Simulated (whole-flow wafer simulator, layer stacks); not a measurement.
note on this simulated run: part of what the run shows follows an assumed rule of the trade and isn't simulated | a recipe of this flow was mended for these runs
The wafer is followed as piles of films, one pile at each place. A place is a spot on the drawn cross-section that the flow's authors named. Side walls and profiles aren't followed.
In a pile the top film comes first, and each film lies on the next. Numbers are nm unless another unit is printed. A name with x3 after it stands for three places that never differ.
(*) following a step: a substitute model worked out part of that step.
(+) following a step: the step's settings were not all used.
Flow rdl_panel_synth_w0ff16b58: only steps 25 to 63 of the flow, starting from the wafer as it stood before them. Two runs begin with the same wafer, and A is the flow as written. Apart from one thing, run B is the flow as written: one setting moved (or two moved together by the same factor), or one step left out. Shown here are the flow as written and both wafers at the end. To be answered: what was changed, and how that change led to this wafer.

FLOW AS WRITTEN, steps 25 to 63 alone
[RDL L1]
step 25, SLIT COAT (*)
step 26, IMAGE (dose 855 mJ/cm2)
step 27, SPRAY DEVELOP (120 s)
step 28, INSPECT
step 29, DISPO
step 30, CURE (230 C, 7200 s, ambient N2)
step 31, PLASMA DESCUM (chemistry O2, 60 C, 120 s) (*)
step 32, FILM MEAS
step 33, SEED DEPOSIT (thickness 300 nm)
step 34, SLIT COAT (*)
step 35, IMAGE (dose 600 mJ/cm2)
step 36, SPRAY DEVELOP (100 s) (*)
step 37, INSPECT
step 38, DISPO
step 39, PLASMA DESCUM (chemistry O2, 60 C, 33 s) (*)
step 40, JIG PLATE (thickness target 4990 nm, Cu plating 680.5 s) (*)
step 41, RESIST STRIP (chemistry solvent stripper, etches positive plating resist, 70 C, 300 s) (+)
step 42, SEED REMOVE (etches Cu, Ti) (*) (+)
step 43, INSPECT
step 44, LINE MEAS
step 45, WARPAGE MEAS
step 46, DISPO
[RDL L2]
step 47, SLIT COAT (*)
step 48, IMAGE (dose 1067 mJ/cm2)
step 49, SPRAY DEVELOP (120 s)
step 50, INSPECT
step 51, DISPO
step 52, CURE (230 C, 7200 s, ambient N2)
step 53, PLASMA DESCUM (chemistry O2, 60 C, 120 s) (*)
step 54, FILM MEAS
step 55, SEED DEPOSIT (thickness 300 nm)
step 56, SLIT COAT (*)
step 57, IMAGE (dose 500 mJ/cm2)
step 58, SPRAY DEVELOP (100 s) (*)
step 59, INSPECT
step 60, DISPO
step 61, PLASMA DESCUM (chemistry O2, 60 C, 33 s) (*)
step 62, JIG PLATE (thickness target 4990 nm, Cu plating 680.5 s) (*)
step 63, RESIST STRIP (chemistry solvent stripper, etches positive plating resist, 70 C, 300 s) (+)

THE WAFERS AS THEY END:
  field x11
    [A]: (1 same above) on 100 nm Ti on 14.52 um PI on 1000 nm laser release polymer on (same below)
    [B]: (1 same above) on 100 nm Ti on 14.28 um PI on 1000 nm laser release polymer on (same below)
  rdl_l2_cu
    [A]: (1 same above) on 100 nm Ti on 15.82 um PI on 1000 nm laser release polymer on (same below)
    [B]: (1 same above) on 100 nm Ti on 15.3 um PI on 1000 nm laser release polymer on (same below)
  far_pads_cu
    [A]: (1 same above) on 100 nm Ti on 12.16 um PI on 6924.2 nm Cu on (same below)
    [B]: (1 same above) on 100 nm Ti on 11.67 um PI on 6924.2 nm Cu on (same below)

The reason: step 40, JIG PLATE: Cu plating 538.3 s was run, though the flow has Cu plating 680.5 s.

Step by step, how the change led to this:
  step 40, JIG PLATE (thickness target 4990 nm, Cu plating 680.5 s) (*)
      rdl_l1_cu, rdl_l1_land, rdl_l1_via, rdl_l1_rim, rdl_l2_land, rdl_l2_via: A +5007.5 Cu | B +3961.2 Cu
  step 47, SLIT COAT (*)
      field x11, rdl_l2_rim x3: A +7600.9 PI | B +7365.2 PI
      rdl_l2_cu, rdl_l2_space: A +8899.9 PI | B +8385.6 PI
      (also at 5 further places)
  step 56, SLIT COAT (*)
      rdl_l1_cu: A +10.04 um ILINE-POS-THICK-GRADE-A (new film) | B +10.13 um ILINE-POS-THICK-GRADE-A (new film)
      rdl_l1_space: A +11.02 um ILINE-POS-THICK-GRADE-A (new film) | B +10.93 um ILINE-POS-THICK-GRADE-A (new film)
      (also at 2 further places)
  step 58, SPRAY DEVELOP (100 s) (*)
      rdl_l2_land: A -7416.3 ILINE-POS-THICK-GRADE-A (all of it) | B -7568.8 ILINE-POS-THICK-GRADE-A (all of it)
      rdl_l2_via: A -12.83 um ILINE-POS-THICK-GRADE-A (all of it) | B -13 um ILINE-POS-THICK-GRADE-A (all of it)
  step 63, RESIST STRIP (chemistry solvent stripper, etches positive plating resist, 70 C, 300 s) (+)
      rdl_l1_cu: A -10.01 um ILINE-POS-THICK-GRADE-A (all of it) | B -10.1 um ILINE-POS-THICK-GRADE-A (all of it)
      rdl_l1_space: A -10.99 um ILINE-POS-THICK-GRADE-A (all of it) | B -10.9 um ILINE-POS-THICK-GRADE-A (all of it)
